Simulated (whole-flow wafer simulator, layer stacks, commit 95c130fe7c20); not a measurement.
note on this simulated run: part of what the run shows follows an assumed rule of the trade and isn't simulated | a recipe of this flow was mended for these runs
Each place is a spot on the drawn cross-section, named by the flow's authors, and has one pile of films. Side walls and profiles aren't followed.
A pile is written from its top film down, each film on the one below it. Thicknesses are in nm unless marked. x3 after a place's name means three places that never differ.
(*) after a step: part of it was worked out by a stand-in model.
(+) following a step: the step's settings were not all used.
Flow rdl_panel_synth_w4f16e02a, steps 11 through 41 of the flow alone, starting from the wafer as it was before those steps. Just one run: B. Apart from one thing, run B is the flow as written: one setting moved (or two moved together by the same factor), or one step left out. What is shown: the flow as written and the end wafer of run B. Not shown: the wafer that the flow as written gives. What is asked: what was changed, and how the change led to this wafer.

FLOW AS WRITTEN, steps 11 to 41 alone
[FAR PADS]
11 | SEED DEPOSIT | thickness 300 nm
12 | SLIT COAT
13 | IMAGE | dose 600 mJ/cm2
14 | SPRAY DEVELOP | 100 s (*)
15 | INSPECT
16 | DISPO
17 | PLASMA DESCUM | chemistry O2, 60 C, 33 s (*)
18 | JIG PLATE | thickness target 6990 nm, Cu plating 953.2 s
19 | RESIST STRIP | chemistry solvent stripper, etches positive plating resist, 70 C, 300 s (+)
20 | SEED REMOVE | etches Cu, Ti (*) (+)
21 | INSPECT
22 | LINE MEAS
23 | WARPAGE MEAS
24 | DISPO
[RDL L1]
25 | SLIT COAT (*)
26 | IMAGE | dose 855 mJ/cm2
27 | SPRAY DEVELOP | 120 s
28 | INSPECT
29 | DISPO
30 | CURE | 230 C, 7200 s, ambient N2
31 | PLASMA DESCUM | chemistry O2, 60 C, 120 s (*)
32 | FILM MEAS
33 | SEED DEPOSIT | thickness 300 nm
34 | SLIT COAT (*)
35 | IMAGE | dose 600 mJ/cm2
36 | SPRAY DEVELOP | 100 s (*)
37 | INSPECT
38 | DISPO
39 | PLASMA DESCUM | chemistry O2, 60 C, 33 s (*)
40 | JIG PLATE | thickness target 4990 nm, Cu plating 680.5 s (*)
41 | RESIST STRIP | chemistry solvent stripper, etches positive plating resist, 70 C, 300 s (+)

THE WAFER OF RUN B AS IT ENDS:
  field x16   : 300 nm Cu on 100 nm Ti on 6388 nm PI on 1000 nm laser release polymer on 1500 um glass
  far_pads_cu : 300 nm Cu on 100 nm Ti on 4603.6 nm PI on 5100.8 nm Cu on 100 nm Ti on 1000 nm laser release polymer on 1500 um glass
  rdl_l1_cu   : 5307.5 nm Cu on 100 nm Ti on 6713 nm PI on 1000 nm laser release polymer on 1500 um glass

The reason: step 18, JIG PLATE: Cu plating 705.4 s was run, whereas the flow has Cu plating 953.2 s.

Step by step, how the change led to this:
  18 | JIG PLATE | thickness target 6990 nm, Cu plating 953.2 s
      far_pads_cu, rdl_l1_land, rdl_l1_via: Cu gains 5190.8 (as written it would have been: Cu gains 7014.2)
  25 | SLIT COAT (*)
      field x16, rdl_l1_rim x3: PI gains 6388 (new film) (as written it would have been: PI gains 6915.1 (new film))
      far_pads_cu: PI gains 4603.6 (new film) (as written it would have been: PI gains 4450.5 (new film))
      (and at 2 other places as well)
  34 | SLIT COAT (*)
      far_pads_cu: ILINE-POS-THICK-GRADE-A gains 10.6 um (new film) (as written it would have been: ILINE-POS-THICK-GRADE-A gains 10.3 um (new film))
      rdl_l1_cu: ILINE-POS-THICK-GRADE-A gains 12.24 um (new film) (as written it would have been: ILINE-POS-THICK-GRADE-A gains 12.38 um (new film))
      (and at 3 other places as well)
  36 | SPRAY DEVELOP | 100 s (*)
      rdl_l1_cu: ILINE-POS-THICK-GRADE-A loses 12.24 um (all of it) (as written it would have been: ILINE-POS-THICK-GRADE-A loses 12.38 um (all of it))
      rdl_l1_land: ILINE-POS-THICK-GRADE-A loses 9996.9 (all of it) (as written it would have been: ILINE-POS-THICK-GRADE-A loses 9677 (all of it))
      (and at 1 other place as well)
  41 | RESIST STRIP | chemistry solvent stripper, etches positive plating resist, 70 C, 300 s (+)
      far_pads_cu: ILINE-POS-THICK-GRADE-A loses 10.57 um (all of it) (as written it would have been: ILINE-POS-THICK-GRADE-A loses 10.27 um (all of it))
      rdl_l1_space: ILINE-POS-THICK-GRADE-A loses 12.22 um (all of it) (as written it would have been: ILINE-POS-THICK-GRADE-A loses 12.36 um (all of it))
